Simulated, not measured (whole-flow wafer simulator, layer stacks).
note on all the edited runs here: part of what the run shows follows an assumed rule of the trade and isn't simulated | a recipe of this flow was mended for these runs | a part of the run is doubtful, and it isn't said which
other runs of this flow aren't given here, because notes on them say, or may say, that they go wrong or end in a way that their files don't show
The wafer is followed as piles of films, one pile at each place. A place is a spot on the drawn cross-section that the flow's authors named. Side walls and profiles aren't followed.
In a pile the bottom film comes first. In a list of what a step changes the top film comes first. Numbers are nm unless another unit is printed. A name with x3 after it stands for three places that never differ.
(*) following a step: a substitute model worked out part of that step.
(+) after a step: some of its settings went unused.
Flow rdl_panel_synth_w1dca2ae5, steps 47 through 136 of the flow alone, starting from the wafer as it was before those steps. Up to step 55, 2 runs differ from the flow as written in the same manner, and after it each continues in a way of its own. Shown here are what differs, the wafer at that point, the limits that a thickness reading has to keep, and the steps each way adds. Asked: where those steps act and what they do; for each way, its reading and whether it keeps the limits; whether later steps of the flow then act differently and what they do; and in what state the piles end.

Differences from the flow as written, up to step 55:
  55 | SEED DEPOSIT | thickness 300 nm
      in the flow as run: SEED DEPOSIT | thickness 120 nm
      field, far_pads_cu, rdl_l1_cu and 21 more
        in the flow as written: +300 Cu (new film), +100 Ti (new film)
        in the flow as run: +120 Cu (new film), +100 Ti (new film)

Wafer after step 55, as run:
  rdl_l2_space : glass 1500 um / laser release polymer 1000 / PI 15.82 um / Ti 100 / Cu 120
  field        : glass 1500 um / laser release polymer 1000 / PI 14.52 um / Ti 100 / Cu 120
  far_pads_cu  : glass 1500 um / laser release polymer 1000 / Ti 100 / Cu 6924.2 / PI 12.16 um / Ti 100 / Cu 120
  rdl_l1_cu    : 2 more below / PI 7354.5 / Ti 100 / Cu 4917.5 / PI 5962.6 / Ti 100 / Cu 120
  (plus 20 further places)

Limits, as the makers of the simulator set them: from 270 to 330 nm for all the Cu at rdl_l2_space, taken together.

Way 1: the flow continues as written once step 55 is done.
  Reading after step 55: 120 nm, not within the limits.
  Later steps of the flow acting differently than as written (3 more steps, not shown, differ only slightly: by at most 2% or 0.5 nm, whichever is larger):
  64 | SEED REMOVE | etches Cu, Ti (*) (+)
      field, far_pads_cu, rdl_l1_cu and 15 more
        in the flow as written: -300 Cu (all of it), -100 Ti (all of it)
        going this way: -120 Cu (all of it), -100 Ti (all of it)
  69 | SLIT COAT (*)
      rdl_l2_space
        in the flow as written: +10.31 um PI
        going this way: +10.18 um PI
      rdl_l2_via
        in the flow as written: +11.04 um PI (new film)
        going this way: +11.02 um PI (new film)
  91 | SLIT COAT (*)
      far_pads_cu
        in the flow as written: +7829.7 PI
        going this way: +8052.4 PI
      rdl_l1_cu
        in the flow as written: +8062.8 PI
        going this way: +8325.1 PI
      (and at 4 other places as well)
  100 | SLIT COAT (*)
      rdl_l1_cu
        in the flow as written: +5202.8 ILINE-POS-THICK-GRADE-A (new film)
        going this way: +5090.5 ILINE-POS-THICK-GRADE-A (new film)
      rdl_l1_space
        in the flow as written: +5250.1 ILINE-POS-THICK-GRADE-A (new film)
        going this way: +5093.8 ILINE-POS-THICK-GRADE-A (new film)
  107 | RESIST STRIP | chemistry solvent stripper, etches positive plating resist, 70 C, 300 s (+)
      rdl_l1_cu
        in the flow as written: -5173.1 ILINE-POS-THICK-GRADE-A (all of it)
        going this way: -5060.8 ILINE-POS-THICK-GRADE-A (all of it)
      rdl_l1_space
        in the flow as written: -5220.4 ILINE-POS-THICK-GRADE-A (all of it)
        going this way: -5064.1 ILINE-POS-THICK-GRADE-A (all of it)
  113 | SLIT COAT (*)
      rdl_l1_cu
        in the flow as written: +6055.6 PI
        going this way: +5925.3 PI
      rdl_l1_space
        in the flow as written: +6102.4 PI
        going this way: +5940.1 PI
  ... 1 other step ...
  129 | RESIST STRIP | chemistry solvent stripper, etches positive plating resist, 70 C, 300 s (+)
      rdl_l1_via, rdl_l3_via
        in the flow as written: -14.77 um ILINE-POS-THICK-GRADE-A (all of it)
        going this way: -14.78 um ILINE-POS-THICK-GRADE-A (all of it)
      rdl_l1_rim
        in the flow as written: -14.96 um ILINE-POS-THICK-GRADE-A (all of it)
        going this way: -14.95 um ILINE-POS-THICK-GRADE-A (all of it)
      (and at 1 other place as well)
  The piles end different from the flow's at rdl_l2_cu, rdl_l2_land, rdl_l2_via, rdl_l2_rim, rdl_l3_land, rdl_l3_via by more than 2% or 0.5 nm, whichever is larger.
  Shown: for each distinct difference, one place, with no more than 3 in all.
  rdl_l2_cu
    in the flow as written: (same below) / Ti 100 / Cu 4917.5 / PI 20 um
    going this way: (same below) / Ti 100 / Cu 4737.5 / PI 20.03 um
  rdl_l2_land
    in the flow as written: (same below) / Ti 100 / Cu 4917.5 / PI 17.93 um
    going this way: (same below) / Ti 100 / Cu 4737.5 / PI 17.96 um
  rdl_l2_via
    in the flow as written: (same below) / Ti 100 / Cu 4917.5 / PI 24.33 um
    going this way: (same below) / Ti 100 / Cu 4737.5 / PI 24.35 um

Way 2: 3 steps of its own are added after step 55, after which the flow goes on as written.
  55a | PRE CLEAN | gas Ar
      alters no film at any place that is followed
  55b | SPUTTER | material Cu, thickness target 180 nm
      field, far_pads_cu, rdl_l1_cu and 21 more
        +180 Cu
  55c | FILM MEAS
      alters no film at any place that is followed
  Reading after step 55c: 300 nm, inside the limits.
  Later steps of the flow that are run all act as written at every place that is followed.
  The piles end the same as the flow's at every place that both follow.

Inside the limits: way 2. Outside the limits: way 1.
